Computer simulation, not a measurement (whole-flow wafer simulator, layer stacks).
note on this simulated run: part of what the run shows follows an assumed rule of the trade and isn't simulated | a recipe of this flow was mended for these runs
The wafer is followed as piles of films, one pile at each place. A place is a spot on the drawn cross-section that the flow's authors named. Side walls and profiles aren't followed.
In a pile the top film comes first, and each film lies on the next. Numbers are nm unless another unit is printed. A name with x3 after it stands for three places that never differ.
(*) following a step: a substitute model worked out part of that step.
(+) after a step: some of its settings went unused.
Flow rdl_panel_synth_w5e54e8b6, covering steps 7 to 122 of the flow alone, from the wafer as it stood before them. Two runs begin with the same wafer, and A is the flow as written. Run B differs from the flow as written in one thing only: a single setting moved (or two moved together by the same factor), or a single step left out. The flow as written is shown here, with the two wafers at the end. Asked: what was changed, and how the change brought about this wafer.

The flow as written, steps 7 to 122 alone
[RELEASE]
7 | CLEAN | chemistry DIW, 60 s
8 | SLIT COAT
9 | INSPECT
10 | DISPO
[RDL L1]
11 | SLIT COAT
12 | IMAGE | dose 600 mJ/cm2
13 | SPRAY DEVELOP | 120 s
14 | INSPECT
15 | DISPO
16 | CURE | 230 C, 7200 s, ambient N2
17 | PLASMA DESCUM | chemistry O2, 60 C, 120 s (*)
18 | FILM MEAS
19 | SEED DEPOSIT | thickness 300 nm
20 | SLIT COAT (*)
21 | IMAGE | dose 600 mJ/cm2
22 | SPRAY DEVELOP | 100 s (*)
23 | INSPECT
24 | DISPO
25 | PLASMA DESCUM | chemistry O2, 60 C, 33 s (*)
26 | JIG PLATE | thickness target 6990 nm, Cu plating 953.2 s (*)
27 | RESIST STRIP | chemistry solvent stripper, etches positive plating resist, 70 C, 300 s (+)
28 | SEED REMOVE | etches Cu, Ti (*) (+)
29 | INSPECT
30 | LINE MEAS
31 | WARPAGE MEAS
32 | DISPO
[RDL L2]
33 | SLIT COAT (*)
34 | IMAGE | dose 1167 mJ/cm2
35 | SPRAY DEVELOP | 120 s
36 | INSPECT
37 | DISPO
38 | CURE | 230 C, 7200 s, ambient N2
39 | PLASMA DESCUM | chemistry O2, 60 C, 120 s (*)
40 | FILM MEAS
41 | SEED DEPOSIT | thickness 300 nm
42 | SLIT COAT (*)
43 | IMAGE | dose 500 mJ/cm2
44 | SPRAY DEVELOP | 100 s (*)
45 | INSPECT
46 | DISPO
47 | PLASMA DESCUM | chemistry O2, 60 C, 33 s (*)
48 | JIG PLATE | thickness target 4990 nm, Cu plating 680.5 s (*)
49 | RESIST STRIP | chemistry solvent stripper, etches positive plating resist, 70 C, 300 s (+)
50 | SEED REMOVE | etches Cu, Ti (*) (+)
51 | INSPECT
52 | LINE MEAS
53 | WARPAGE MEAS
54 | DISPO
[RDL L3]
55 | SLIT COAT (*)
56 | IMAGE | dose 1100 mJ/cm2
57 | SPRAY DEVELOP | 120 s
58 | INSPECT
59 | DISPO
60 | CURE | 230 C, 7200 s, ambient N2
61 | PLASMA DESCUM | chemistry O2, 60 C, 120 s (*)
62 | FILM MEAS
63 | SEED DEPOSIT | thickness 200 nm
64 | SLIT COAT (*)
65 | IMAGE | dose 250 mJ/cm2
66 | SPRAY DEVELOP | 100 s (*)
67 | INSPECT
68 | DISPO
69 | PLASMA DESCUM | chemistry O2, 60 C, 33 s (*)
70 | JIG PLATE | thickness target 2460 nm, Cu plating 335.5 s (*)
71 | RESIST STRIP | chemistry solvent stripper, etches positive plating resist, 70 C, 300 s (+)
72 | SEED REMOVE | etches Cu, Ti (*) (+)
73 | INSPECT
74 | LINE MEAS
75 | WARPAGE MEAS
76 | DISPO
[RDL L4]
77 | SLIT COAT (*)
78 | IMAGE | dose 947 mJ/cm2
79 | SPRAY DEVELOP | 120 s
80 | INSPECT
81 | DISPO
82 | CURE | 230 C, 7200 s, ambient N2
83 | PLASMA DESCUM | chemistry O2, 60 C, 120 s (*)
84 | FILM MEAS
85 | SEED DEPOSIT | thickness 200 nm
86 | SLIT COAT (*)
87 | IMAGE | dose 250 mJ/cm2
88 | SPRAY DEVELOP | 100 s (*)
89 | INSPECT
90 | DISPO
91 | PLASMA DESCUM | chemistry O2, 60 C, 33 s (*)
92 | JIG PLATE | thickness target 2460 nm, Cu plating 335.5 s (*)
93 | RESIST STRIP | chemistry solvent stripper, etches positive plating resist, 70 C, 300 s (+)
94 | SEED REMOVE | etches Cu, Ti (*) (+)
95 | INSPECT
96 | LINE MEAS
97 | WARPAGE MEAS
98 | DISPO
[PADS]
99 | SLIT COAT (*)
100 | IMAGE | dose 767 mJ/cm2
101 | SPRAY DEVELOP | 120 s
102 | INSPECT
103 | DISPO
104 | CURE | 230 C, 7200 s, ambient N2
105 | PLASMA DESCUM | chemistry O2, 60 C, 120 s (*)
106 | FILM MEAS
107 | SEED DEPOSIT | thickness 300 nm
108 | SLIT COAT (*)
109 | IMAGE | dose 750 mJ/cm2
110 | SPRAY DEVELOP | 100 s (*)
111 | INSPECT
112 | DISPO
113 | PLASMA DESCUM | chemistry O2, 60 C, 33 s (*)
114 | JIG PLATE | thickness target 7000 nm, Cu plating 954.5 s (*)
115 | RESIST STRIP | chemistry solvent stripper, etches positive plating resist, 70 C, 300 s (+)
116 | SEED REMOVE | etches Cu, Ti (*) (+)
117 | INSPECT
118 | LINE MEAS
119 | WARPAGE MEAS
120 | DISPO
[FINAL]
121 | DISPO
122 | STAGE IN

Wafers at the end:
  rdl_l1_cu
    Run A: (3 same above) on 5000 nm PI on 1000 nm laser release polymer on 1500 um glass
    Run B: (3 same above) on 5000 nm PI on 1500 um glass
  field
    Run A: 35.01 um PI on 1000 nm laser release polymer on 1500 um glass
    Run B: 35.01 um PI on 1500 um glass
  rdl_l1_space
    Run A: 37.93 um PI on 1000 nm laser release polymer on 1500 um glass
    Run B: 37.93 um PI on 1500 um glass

Cause: step 8, SLIT COAT, was not run.

The path from the change to this, step by step:
  (no step that both runs have acts differently)
